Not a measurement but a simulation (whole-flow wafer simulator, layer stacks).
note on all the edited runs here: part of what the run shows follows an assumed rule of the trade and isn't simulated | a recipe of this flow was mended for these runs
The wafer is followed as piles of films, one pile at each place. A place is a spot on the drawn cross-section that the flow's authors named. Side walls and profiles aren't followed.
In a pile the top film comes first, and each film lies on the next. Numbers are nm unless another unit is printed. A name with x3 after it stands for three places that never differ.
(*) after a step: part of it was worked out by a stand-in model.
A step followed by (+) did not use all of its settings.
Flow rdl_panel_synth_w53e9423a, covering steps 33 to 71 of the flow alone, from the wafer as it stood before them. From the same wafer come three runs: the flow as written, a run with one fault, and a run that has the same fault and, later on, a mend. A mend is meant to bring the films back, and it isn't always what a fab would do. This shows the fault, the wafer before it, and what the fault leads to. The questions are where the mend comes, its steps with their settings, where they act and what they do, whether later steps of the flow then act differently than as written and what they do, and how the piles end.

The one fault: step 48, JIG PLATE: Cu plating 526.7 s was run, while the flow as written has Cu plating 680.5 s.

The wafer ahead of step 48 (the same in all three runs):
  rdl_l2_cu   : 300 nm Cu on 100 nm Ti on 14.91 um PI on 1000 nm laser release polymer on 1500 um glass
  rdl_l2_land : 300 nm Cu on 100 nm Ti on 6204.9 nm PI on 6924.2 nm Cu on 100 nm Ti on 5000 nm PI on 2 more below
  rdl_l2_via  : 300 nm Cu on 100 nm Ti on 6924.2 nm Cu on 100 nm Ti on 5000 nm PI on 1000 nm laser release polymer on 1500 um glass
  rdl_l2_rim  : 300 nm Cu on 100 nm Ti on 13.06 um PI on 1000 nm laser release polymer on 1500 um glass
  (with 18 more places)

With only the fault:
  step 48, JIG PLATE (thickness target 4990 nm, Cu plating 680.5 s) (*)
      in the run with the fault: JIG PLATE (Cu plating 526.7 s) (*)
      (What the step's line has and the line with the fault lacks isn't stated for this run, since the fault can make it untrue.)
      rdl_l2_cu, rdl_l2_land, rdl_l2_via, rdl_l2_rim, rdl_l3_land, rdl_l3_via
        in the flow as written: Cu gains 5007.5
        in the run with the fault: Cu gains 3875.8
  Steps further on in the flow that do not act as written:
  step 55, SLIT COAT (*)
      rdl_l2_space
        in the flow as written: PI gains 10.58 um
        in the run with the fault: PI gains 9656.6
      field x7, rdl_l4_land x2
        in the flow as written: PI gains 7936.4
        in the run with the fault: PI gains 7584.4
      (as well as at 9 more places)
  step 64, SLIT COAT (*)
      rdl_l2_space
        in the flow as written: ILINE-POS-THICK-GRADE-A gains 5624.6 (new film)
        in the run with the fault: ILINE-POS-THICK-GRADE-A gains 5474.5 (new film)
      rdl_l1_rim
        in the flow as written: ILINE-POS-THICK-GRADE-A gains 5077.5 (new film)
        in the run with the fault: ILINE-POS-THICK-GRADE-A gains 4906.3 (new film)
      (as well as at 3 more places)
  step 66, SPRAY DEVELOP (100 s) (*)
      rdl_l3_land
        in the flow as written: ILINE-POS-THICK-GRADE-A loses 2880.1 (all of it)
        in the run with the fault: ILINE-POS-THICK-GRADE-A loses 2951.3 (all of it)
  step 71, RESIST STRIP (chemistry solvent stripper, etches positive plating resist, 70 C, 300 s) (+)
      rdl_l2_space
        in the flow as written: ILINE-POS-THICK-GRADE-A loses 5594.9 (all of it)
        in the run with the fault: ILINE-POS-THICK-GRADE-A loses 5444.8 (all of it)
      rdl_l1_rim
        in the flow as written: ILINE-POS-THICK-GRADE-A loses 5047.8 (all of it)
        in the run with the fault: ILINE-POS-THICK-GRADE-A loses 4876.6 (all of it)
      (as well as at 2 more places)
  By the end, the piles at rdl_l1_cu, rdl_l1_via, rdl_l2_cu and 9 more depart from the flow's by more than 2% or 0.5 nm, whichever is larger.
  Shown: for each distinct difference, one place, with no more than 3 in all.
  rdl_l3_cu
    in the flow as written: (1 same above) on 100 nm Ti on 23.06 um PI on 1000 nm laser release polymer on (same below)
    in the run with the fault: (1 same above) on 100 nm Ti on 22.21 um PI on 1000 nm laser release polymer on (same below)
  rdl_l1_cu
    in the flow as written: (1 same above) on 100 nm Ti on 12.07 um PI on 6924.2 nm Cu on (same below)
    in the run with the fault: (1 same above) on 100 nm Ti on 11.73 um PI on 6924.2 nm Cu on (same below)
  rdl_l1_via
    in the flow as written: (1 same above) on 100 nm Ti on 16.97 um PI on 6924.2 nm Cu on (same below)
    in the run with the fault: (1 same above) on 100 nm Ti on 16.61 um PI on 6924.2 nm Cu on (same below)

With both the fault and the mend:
  After step 48 comes the mend.
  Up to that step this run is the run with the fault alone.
  step 48a, JIG PLATE (Cu plating 153.8 s) (*) (a further turn of the flow's step 48, with different settings)
      rdl_l2_cu, rdl_l2_land, rdl_l2_via, rdl_l2_rim, rdl_l3_land, rdl_l3_via
        Cu gains 1131.8
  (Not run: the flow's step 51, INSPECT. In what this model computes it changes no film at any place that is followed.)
  Later steps of the flow that are run all act as written at every place that is followed.
  At every place that both follow, the piles at the end match the flow's.
